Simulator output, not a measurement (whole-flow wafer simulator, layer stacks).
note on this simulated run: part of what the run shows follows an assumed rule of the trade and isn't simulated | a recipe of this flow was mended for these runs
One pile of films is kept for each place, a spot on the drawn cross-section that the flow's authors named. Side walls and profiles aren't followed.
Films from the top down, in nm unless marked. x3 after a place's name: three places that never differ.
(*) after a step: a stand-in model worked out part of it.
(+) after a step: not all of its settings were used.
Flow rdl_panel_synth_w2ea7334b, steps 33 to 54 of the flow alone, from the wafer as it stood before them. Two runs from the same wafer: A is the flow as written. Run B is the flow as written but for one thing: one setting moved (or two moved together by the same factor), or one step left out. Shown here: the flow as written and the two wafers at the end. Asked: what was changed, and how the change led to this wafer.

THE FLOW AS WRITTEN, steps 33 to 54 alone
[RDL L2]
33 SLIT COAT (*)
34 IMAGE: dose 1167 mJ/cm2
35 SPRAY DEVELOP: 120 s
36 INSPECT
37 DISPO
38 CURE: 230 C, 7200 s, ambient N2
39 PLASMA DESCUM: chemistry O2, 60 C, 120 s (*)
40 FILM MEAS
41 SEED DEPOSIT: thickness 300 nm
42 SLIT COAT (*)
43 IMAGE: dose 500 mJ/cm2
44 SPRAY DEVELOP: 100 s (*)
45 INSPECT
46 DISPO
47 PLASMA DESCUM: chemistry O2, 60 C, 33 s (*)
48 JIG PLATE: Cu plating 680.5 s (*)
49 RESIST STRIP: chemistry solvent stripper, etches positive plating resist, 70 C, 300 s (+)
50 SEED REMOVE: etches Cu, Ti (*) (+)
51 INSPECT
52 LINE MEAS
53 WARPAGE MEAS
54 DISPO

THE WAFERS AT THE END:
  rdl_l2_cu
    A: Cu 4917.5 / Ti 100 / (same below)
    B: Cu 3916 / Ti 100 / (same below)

The cause: step 48, JIG PLATE: Cu plating 544.4 s was run, where the flow has Cu plating 680.5 s.

How the change led to this, step by step:
  48 JIG PLATE: Cu plating 680.5 s (*)
      rdl_l2_cu, rdl_l2_land, rdl_l2_via, rdl_l2_rim x3: A Cu +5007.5 | B Cu +4006
